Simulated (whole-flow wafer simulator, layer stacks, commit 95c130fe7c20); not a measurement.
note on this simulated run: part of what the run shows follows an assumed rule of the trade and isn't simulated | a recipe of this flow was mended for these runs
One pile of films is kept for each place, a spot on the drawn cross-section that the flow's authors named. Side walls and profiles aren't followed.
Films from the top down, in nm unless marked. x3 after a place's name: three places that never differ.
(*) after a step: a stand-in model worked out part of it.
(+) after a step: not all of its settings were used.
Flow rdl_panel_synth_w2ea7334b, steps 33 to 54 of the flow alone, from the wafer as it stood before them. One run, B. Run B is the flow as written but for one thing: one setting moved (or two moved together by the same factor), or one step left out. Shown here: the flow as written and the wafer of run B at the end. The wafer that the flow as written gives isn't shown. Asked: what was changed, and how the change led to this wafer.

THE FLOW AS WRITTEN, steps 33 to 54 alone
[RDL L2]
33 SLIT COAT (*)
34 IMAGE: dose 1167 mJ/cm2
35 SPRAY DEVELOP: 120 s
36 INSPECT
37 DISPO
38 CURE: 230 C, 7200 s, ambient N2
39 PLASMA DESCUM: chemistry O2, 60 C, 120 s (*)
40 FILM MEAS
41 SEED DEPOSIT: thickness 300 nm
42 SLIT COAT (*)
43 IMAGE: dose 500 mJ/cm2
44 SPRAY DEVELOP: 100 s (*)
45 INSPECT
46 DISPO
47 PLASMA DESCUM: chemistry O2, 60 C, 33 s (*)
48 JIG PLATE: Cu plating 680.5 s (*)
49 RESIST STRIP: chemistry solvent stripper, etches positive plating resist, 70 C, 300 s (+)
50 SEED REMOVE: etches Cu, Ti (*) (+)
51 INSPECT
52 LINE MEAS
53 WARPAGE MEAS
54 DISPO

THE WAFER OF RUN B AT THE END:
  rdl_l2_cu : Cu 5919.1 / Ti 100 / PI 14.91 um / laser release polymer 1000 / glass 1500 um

The cause: step 48, JIG PLATE: Cu plating 816.6 s was run, where the flow has Cu plating 680.5 s.

How the change led to this, step by step:
  48 JIG PLATE: Cu plating 680.5 s (*)
      rdl_l2_cu, rdl_l2_land, rdl_l2_via, rdl_l2_rim x3: Cu +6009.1 (as written it would be: Cu +5007.5)
